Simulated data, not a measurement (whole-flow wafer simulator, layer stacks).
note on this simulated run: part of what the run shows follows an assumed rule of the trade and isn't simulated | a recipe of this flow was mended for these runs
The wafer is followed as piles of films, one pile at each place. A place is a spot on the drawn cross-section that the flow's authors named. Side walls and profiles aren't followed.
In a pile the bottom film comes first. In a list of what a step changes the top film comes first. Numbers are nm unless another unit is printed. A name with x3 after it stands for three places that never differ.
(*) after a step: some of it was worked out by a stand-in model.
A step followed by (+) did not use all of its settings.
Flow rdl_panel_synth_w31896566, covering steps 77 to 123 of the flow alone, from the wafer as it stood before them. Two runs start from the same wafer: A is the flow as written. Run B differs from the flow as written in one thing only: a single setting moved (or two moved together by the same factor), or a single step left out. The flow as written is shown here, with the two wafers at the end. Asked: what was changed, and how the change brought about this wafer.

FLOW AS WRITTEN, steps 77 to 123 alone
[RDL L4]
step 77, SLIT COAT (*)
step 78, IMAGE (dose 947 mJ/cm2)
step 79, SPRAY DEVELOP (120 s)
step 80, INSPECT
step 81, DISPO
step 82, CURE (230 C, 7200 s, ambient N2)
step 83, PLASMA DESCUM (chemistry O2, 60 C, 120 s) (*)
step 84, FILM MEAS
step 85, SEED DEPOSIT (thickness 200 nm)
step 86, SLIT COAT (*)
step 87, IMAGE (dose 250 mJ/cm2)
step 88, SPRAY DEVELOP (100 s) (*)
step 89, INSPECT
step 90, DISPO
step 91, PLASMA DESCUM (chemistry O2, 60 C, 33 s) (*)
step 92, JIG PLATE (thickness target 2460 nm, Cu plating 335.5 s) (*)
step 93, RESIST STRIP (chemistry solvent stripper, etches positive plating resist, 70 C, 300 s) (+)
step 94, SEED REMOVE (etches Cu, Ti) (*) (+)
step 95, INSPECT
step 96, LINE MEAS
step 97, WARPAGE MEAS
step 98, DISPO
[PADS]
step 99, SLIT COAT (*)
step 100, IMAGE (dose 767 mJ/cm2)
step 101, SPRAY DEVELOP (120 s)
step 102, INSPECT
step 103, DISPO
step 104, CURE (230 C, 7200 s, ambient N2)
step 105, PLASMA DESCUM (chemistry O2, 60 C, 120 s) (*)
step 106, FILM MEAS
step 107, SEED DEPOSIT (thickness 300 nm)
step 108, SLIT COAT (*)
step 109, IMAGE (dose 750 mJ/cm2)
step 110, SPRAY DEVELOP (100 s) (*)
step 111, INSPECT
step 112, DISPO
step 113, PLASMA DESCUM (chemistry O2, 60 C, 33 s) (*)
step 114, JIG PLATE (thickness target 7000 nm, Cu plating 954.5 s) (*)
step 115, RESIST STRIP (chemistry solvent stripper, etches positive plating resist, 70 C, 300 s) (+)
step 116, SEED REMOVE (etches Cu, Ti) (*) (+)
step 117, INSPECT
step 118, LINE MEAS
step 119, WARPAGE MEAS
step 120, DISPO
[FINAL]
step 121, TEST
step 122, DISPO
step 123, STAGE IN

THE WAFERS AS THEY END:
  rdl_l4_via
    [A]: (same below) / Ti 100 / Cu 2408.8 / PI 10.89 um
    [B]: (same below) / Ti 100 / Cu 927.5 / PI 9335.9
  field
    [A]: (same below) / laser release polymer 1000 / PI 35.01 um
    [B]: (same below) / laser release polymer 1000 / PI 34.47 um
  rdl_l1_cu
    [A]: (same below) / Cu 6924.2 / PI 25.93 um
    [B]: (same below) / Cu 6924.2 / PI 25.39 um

Cause: step 92, JIG PLATE: Cu plating 134.2 s was run, though the flow has Cu plating 335.5 s.

The path from the change to this, step by step:
  step 92, JIG PLATE (thickness target 2460 nm, Cu plating 335.5 s) (*)
      rdl_l4_cu, rdl_l4_land, rdl_l4_via, pads_land, pads_via: A +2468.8 Cu | B +987.5 Cu
  step 99, SLIT COAT (*)
      rdl_l4_via: A +10.89 um PI (new film) | B +9335.9 PI (new film)
      field: A +5893.8 PI | B +5354.3 PI
      (and at 19 other places as well)
  step 108, SLIT COAT (*)
      rdl_l3_space: A +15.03 um ILINE-POS-THICK-GRADE-A (new film) | B +15.04 um ILINE-POS-THICK-GRADE-A (new film)
      rdl_l3_land: A +14.85 um ILINE-POS-THICK-GRADE-A (new film) | B +14.84 um ILINE-POS-THICK-GRADE-A (new film)
      (and at 9 other places as well)
  step 110, SPRAY DEVELOP (100 s) (*)
      pads_cu: A -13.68 um ILINE-POS-THICK-GRADE-A (all of it) | B -13.6 um ILINE-POS-THICK-GRADE-A (all of it)
      pads_land: A -13.11 um ILINE-POS-THICK-GRADE-A (all of it) | B -13.24 um ILINE-POS-THICK-GRADE-A (all of it)
      (and at 1 other place as well)
  step 114, JIG PLATE (thickness target 7000 nm, Cu plating 954.5 s) (*)
      pads_via: A +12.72 um Au/Ni/Cu (new film) | B +12.92 um Au/Ni/Cu (new film)
  step 115, RESIST STRIP (chemistry solvent stripper, etches positive plating resist, 70 C, 300 s) (+)
      rdl_l1_space: A -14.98 um ILINE-POS-THICK-GRADE-A (all of it) | B -14.99 um ILINE-POS-THICK-GRADE-A (all of it)
      rdl_l3_space: A -15 um ILINE-POS-THICK-GRADE-A (all of it) | B -15.01 um ILINE-POS-THICK-GRADE-A (all of it)
      (and at 7 other places as well)
